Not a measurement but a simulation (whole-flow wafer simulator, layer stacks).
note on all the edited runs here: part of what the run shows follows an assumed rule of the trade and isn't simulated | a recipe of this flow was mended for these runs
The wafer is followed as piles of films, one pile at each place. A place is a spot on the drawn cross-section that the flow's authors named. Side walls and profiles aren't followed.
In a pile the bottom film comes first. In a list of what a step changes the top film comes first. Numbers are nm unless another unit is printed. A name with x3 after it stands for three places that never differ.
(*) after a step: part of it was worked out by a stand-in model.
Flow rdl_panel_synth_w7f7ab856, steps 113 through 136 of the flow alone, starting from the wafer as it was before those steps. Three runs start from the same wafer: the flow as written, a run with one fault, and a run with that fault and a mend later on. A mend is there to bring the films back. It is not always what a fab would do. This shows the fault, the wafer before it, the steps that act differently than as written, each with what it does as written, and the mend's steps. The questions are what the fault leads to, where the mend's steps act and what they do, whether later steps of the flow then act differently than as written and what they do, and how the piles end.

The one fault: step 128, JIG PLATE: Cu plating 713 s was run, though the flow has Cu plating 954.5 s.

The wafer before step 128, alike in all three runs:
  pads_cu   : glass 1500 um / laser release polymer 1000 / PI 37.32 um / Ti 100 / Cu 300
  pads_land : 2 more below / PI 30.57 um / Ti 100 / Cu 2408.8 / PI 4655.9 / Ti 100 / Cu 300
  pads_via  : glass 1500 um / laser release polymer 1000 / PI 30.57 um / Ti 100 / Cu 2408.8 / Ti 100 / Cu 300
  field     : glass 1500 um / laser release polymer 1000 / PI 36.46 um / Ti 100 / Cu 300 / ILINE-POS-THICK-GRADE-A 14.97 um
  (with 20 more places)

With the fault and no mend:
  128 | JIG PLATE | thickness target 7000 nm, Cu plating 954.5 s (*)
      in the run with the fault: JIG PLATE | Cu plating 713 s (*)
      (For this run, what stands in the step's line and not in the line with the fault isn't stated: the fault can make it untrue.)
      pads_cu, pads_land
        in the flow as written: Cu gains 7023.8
        in the run with the fault: Cu gains 5246.7
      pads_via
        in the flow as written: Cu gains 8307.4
        in the run with the fault: Cu gains 5246.7
  Every later step of the flow that is run acts as written at every place that is followed.
  The piles end different from the flow's at pads_cu, pads_land, pads_via by more than 2% or 0.5 nm, whichever is larger.
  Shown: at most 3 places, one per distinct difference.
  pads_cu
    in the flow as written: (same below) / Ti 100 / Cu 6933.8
    in the run with the fault: (same below) / Ti 100 / Cu 5156.7
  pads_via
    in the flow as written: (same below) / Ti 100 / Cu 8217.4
    in the run with the fault: (same below) / Ti 100 / Cu 5156.7

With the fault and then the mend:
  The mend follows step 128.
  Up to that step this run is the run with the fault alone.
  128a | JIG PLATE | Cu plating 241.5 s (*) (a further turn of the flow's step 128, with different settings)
      pads_cu, pads_land, pads_via
        Cu gains 1777.1
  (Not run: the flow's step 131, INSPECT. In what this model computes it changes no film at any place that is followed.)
  Every later step of the flow that is run acts as written at every place that is followed.
  The piles end different from the flow's at pads_via by more than 2% or 0.5 nm, whichever is larger.
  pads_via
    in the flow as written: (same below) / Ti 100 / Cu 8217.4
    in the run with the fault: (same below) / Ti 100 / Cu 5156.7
    in the run with the mend: (same below) / Ti 100 / Cu 6933.8
